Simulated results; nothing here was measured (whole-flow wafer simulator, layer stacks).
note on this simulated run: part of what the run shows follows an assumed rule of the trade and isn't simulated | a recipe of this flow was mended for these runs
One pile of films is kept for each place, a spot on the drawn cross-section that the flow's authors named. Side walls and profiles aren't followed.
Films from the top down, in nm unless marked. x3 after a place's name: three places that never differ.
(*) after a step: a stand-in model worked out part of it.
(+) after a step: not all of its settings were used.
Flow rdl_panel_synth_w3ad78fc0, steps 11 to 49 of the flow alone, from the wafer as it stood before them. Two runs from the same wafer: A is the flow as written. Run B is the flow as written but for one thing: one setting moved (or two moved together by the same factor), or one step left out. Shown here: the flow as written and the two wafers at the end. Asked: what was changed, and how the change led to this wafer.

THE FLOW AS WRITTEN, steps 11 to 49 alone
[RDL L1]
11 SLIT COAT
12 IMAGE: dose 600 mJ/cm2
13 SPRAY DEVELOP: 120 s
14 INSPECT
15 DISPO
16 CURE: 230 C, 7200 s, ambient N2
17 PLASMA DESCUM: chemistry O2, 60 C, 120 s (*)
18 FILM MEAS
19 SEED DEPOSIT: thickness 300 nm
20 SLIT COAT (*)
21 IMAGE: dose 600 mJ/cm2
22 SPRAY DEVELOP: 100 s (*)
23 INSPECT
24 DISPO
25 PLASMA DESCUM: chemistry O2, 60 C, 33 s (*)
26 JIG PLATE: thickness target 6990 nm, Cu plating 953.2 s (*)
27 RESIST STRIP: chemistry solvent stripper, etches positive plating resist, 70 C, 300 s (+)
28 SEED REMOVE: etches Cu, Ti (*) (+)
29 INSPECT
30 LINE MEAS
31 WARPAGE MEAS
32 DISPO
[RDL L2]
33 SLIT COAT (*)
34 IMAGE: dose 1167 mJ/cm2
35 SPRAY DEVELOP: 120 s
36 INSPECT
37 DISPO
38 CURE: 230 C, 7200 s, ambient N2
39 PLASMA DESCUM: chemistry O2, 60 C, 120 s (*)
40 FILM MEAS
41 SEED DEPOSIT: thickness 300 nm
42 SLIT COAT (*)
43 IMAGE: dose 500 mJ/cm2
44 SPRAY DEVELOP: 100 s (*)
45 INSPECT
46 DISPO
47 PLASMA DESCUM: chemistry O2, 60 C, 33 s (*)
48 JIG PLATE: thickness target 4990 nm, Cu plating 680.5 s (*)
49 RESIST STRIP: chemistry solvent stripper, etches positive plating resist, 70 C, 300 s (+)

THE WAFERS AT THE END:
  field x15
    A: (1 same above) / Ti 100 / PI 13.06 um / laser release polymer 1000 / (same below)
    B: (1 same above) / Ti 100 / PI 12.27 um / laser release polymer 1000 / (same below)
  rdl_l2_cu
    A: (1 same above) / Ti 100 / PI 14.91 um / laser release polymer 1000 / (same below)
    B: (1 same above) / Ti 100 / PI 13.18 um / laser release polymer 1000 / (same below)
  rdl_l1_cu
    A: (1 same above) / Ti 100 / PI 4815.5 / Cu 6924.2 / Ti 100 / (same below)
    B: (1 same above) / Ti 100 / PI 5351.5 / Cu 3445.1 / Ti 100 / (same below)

The cause: step 26, JIG PLATE: Cu plating 480.4 s was run, where the flow has Cu plating 953.2 s.

How the change led to this, step by step:
  26 JIG PLATE: thickness target 6990 nm, Cu plating 953.2 s (*)
      rdl_l1_cu, rdl_l1_via, rdl_l1_rim, rdl_l2_land, rdl_l2_via: A Cu +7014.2 | B Cu +3535.1
  33 SLIT COAT (*)
      rdl_l1_space: A PI +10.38 um | B PI +8041.8
      field x15, rdl_l2_rim x3: A PI +8062.5 | B PI +7270.1
      (and at 6 more places)
  42 SLIT COAT (*)
      rdl_l2_cu, rdl_l2_space: A ILINE-POS-THICK-GRADE-A +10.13 um (new film) | B ILINE-POS-THICK-GRADE-A +9694.3 (new film)
      rdl_l1_space: A ILINE-POS-THICK-GRADE-A +10.52 um (new film) | B ILINE-POS-THICK-GRADE-A +10.03 um (new film)
      (and at 4 more places)
  44 SPRAY DEVELOP: 100 s (*)
      rdl_l2_cu: A ILINE-POS-THICK-GRADE-A -10.13 um (all of it) | B ILINE-POS-THICK-GRADE-A -9694.3 (all of it)
      rdl_l2_land: A ILINE-POS-THICK-GRADE-A -7139.5 (all of it) | B ILINE-POS-THICK-GRADE-A -7632.6 (all of it)
      (and at 1 more place)
  49 RESIST STRIP: chemistry solvent stripper, etches positive plating resist, 70 C, 300 s (+)
      rdl_l2_space: A ILINE-POS-THICK-GRADE-A -10.1 um (all of it) | B ILINE-POS-THICK-GRADE-A -9664.6 (all of it)
      rdl_l1_space: A ILINE-POS-THICK-GRADE-A -10.49 um (all of it) | B ILINE-POS-THICK-GRADE-A -10 um (all of it)
      (and at 2 more places)
